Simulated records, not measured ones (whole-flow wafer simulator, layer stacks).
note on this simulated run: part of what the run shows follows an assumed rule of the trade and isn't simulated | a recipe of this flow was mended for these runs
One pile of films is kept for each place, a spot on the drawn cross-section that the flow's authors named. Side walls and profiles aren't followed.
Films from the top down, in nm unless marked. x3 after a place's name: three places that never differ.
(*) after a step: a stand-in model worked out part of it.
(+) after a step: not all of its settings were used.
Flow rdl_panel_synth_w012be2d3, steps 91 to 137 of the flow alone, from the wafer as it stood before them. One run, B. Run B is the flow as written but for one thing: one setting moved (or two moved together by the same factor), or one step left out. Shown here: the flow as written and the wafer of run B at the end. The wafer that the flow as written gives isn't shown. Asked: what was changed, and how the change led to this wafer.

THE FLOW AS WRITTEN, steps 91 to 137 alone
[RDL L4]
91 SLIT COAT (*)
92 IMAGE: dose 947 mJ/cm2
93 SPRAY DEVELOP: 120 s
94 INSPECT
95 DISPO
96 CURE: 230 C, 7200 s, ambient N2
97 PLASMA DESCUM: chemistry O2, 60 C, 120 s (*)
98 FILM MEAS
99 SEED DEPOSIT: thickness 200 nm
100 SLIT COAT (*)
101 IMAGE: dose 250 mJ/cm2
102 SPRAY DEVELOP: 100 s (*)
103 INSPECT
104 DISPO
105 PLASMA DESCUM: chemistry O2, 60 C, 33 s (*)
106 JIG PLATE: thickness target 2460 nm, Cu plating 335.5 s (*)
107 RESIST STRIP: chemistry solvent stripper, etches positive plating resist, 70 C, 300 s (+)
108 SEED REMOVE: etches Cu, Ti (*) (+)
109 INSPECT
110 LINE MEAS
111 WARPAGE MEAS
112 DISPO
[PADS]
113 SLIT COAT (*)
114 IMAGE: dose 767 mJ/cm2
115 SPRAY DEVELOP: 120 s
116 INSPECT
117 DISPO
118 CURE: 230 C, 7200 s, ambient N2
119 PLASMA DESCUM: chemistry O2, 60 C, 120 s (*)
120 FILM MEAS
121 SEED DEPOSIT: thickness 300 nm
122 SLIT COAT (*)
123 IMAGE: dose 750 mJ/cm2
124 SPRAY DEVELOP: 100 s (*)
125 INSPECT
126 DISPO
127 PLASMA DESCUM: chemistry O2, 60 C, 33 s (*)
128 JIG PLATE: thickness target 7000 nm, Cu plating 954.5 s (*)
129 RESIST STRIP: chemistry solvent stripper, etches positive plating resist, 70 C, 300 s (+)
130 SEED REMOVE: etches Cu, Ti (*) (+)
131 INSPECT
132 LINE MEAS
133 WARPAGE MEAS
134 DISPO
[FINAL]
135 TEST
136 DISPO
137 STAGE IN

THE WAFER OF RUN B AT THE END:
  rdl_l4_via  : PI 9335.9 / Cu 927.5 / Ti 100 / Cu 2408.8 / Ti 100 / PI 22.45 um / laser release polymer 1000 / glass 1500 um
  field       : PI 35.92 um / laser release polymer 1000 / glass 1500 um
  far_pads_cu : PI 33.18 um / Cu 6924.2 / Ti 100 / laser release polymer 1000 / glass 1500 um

The cause: step 106, JIG PLATE: Cu plating 134.2 s was run, where the flow has Cu plating 335.5 s.

How the change led to this, step by step:
  106 JIG PLATE: thickness target 2460 nm, Cu plating 335.5 s (*)
      rdl_l4_cu, rdl_l4_land, rdl_l4_via, pads_land, pads_via: Cu +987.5 (as written it would be: Cu +2468.8)
  113 SLIT COAT (*)
      rdl_l4_via: PI +9335.9 (new film) (as written it would be: PI +10.89 um (new film))
      field: PI +5354.3 (as written it would be: PI +5893.8)
      (and at 21 more places)
  122 SLIT COAT (*)
      rdl_l2_cu, rdl_l2_space: ILINE-POS-THICK-GRADE-A +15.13 um (new film) (as written it would be: ILINE-POS-THICK-GRADE-A +15.12 um (new film))
      rdl_l1_space: ILINE-POS-THICK-GRADE-A +15.18 um (new film) (as written it would be: ILINE-POS-THICK-GRADE-A +15.17 um (new film))
      (and at 13 more places)
  124 SPRAY DEVELOP: 100 s (*)
      pads_cu: ILINE-POS-THICK-GRADE-A -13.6 um (all of it) (as written it would be: ILINE-POS-THICK-GRADE-A -13.68 um (all of it))
      pads_land: ILINE-POS-THICK-GRADE-A -13.24 um (all of it) (as written it would be: ILINE-POS-THICK-GRADE-A -13.11 um (all of it))
      (and at 1 more place)
  128 JIG PLATE: thickness target 7000 nm, Cu plating 954.5 s (*)
      pads_via: Cu +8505 (as written it would be: Cu +8307.4)
  129 RESIST STRIP: chemistry solvent stripper, etches positive plating resist, 70 C, 300 s (+)
      rdl_l2_cu, rdl_l2_space: ILINE-POS-THICK-GRADE-A -15.1 um (all of it) (as written it would be: ILINE-POS-THICK-GRADE-A -15.09 um (all of it))
      rdl_l1_space: ILINE-POS-THICK-GRADE-A -15.15 um (all of it) (as written it would be: ILINE-POS-THICK-GRADE-A -15.14 um (all of it))
      (and at 10 more places)
